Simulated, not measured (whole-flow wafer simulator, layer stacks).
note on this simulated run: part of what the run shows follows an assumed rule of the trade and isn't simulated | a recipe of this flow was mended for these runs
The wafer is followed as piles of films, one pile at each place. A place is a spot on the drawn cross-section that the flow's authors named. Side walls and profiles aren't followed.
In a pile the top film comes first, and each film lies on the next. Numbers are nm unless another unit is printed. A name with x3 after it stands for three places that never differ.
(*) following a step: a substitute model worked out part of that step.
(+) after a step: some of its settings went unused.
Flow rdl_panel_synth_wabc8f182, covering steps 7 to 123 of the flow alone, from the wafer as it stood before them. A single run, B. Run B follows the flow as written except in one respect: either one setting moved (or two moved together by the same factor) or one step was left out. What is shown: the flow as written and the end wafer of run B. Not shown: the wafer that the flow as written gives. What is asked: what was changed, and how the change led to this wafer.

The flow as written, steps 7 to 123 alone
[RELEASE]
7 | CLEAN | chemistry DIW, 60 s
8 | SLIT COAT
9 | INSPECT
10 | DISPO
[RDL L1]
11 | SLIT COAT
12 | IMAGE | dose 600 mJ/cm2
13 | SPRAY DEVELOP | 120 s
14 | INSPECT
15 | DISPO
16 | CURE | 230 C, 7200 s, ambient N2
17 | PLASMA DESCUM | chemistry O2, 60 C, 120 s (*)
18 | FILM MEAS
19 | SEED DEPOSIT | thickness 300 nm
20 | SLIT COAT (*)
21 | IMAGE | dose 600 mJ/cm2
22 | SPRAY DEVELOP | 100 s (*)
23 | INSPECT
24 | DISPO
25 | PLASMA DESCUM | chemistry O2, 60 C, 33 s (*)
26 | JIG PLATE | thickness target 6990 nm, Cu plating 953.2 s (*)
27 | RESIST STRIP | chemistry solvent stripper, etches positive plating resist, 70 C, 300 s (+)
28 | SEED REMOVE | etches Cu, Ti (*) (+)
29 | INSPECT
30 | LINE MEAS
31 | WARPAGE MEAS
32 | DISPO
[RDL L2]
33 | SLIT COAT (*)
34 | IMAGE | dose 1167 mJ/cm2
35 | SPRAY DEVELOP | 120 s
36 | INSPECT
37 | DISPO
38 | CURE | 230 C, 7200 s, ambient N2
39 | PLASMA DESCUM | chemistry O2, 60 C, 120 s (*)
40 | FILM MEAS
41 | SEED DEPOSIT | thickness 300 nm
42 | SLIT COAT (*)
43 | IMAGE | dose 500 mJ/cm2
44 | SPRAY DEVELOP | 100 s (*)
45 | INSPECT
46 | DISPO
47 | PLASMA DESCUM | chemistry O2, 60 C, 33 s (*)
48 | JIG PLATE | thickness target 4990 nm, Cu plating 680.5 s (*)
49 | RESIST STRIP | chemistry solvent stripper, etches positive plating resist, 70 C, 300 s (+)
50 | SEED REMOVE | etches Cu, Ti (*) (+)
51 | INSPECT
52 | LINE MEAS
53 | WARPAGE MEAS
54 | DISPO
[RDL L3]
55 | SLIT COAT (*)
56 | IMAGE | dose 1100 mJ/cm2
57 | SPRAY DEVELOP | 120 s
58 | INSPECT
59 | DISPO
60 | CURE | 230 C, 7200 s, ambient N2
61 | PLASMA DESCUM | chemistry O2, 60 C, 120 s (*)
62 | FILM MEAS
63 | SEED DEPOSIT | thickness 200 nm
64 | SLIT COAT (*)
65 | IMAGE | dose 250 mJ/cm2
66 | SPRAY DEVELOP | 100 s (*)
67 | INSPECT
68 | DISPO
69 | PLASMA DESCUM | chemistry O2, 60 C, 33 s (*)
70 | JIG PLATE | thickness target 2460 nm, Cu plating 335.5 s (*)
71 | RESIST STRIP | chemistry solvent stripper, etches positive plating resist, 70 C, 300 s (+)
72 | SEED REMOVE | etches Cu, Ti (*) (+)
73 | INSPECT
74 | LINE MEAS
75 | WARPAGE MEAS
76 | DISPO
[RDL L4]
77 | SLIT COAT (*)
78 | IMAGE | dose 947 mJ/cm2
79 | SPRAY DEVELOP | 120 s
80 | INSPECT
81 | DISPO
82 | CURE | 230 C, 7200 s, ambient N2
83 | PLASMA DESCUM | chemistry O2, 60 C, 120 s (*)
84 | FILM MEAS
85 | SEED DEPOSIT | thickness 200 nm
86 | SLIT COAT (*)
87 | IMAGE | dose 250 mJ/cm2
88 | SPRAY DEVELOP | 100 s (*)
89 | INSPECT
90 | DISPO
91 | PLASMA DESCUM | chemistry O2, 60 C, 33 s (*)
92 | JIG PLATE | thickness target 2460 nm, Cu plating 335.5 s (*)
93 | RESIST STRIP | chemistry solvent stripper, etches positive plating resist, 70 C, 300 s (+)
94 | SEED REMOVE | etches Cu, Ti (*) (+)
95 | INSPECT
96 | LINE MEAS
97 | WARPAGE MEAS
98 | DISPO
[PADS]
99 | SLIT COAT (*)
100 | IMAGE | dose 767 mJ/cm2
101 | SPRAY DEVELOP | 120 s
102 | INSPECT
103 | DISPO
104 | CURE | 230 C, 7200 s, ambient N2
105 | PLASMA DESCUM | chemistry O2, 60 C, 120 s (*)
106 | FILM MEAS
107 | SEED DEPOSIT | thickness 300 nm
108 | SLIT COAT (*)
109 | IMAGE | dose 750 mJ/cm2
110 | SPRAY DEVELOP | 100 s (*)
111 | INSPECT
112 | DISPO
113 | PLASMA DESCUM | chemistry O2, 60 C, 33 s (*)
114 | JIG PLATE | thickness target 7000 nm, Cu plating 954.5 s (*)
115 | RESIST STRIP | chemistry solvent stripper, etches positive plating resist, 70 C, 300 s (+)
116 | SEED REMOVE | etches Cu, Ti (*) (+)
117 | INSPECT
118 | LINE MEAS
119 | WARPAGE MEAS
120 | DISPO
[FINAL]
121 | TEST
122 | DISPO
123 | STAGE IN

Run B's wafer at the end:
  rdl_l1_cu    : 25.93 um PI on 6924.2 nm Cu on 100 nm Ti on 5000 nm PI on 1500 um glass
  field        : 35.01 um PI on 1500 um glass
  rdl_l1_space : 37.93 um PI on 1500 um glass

Cause: step 8, SLIT COAT, was skipped.

How this came from the change, step by step:
  (no step that both runs have acts differently)
